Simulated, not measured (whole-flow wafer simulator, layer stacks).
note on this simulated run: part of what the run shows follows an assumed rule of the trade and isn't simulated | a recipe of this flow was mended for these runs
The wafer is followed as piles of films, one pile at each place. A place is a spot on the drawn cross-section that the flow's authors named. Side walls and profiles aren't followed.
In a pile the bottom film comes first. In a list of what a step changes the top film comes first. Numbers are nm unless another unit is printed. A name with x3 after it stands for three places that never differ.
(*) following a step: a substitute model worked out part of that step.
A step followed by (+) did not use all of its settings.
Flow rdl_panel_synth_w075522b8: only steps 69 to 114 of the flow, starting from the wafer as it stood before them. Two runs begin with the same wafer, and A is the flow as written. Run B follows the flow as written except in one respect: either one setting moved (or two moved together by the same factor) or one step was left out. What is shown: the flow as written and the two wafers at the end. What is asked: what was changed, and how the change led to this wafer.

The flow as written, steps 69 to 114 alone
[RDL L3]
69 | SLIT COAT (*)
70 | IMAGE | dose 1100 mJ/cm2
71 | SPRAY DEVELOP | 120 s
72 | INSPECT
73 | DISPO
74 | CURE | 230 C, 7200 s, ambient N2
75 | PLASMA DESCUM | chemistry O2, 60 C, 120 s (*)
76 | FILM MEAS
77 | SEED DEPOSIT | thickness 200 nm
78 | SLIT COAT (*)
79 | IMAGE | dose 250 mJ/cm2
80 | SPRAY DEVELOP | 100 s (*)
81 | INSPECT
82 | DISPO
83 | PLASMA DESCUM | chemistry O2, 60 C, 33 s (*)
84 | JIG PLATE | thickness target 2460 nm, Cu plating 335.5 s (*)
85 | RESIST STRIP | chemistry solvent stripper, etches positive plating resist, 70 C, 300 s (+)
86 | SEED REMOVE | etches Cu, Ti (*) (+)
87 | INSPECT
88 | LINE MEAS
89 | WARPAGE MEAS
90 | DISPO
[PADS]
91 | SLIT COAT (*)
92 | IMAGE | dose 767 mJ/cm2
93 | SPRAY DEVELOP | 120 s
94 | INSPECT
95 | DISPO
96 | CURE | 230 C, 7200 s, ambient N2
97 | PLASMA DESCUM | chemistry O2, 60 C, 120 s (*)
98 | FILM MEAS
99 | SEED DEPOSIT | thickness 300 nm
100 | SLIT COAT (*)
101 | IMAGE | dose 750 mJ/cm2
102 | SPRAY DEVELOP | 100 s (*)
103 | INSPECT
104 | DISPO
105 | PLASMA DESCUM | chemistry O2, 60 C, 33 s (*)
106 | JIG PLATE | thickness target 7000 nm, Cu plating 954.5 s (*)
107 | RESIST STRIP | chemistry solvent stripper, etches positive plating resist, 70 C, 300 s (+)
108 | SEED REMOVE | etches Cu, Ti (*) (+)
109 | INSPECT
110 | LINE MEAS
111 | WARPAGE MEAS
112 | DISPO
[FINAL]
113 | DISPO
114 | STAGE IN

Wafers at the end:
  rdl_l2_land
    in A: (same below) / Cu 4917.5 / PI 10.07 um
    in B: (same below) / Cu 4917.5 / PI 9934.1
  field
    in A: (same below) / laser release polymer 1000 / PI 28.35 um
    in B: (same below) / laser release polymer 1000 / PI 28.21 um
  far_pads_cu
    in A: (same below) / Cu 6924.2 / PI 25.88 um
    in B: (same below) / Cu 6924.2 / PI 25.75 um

The reason: step 84, JIG PLATE: Cu plating 285.2 s was run, while the flow as written has Cu plating 335.5 s.

Step by step, how the change led to this:
  84 | JIG PLATE | thickness target 2460 nm, Cu plating 335.5 s (*)
      rdl_l3_cu, rdl_l3_land, rdl_l3_via, pads_land, pads_via: A Cu gains 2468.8 | B Cu gains 2098.7
  91 | SLIT COAT (*)
      field: A PI gains 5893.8 | B PI gains 5755.7
      far_pads_cu: A PI gains 5838.2 | B PI gains 5700.5
      (and at 15 other places as well)
  100 | SLIT COAT (*)
      rdl_l3_cu: A ILINE-POS-THICK-GRADE-A gains 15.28 um (new film) | B ILINE-POS-THICK-GRADE-A gains 15.17 um (new film)
      rdl_l3_space: A ILINE-POS-THICK-GRADE-A gains 15.31 um (new film) | B ILINE-POS-THICK-GRADE-A gains 15.2 um (new film)
      (and at 7 other places as well)
  102 | SPRAY DEVELOP | 100 s (*)
      pads_cu: A ILINE-POS-THICK-GRADE-A loses 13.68 um (all of it) | B ILINE-POS-THICK-GRADE-A loses 13.66 um (all of it)
      pads_land: A ILINE-POS-THICK-GRADE-A loses 13.11 um (all of it) | B ILINE-POS-THICK-GRADE-A loses 13.14 um (all of it)
      (and at 1 other place as well)
  107 | RESIST STRIP | chemistry solvent stripper, etches positive plating resist, 70 C, 300 s (+)
      rdl_l1_via: A ILINE-POS-THICK-GRADE-A loses 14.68 um (all of it) | B ILINE-POS-THICK-GRADE-A loses 14.67 um (all of it)
      rdl_l3_cu: A ILINE-POS-THICK-GRADE-A loses 15.25 um (all of it) | B ILINE-POS-THICK-GRADE-A loses 15.14 um (all of it)
      (and at 5 other places as well)
